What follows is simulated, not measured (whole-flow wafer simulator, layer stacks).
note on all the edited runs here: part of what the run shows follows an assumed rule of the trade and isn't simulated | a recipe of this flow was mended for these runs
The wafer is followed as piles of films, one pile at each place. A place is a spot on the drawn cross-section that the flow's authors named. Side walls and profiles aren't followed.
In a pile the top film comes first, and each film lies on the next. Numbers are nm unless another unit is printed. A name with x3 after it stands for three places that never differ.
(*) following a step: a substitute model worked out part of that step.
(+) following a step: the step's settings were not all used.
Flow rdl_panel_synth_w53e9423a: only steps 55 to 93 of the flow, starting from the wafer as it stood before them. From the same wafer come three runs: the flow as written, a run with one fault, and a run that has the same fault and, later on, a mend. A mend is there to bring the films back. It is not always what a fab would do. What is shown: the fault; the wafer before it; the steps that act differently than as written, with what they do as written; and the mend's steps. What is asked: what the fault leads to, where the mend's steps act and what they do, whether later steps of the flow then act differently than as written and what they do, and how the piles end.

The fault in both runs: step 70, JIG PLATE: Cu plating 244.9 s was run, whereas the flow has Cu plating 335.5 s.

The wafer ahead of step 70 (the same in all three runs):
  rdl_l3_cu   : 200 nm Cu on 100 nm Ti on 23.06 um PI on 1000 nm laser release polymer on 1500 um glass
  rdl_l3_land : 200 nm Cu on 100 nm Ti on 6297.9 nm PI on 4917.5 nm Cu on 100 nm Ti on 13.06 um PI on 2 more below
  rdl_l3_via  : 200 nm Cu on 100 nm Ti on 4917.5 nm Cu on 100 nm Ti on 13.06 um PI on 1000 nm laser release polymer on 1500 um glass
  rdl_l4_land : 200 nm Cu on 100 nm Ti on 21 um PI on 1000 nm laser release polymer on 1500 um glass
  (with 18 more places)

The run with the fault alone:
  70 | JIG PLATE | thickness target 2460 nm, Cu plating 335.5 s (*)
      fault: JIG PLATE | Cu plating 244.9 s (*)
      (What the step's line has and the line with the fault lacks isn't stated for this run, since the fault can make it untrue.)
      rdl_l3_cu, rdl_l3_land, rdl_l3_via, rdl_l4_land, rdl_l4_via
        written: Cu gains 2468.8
        fault: Cu gains 1802.1
  Steps further on in the flow that do not act as written (1 other step is not shown; it differs only slightly, by no more than 2% or 0.5 nm, whichever is larger):
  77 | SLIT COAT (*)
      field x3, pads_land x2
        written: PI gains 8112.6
        fault: PI gains 7659.8
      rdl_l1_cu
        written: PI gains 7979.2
        fault: PI gains 7528.7
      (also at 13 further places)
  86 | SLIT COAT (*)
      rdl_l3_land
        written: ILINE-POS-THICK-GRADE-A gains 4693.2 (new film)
        fault: ILINE-POS-THICK-GRADE-A gains 4899.2 (new film)
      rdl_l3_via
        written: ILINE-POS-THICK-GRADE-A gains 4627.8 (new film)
        fault: ILINE-POS-THICK-GRADE-A gains 4901.2 (new film)
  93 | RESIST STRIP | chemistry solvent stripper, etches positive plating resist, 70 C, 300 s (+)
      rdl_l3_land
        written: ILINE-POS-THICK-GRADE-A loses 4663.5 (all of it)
        fault: ILINE-POS-THICK-GRADE-A loses 4869.5 (all of it)
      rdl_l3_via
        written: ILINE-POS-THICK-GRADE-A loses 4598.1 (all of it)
        fault: ILINE-POS-THICK-GRADE-A loses 4871.5 (all of it)
  At rdl_l1_cu, rdl_l2_cu, rdl_l2_land and 8 more, the piles at the end differ from the flow's by more than 2% or 0.5 nm, whichever is larger.
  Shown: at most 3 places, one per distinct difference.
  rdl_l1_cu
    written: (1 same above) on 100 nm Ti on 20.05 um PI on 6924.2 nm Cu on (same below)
    fault: (1 same above) on 100 nm Ti on 19.6 um PI on 6924.2 nm Cu on (same below)
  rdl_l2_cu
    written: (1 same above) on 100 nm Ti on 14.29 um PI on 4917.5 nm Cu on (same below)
    fault: (1 same above) on 100 nm Ti on 13.83 um PI on 4917.5 nm Cu on (same below)
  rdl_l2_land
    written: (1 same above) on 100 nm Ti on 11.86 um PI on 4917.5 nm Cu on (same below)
    fault: (1 same above) on 100 nm Ti on 11.42 um PI on 4917.5 nm Cu on (same below)

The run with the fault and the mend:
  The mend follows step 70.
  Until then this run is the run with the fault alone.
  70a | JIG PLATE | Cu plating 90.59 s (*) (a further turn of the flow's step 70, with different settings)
      rdl_l3_cu, rdl_l3_land, rdl_l3_via, rdl_l4_land, rdl_l4_via
        Cu gains 666.6
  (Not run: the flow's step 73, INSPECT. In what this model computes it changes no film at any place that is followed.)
  Every later step of the flow that is run acts as written, at every place that is followed, to within 2% or 0.5 nm, whichever is larger.
  The piles end only slightly different from the flow's at the places that both follow, by no more than 2% or 0.5 nm, whichever is larger.
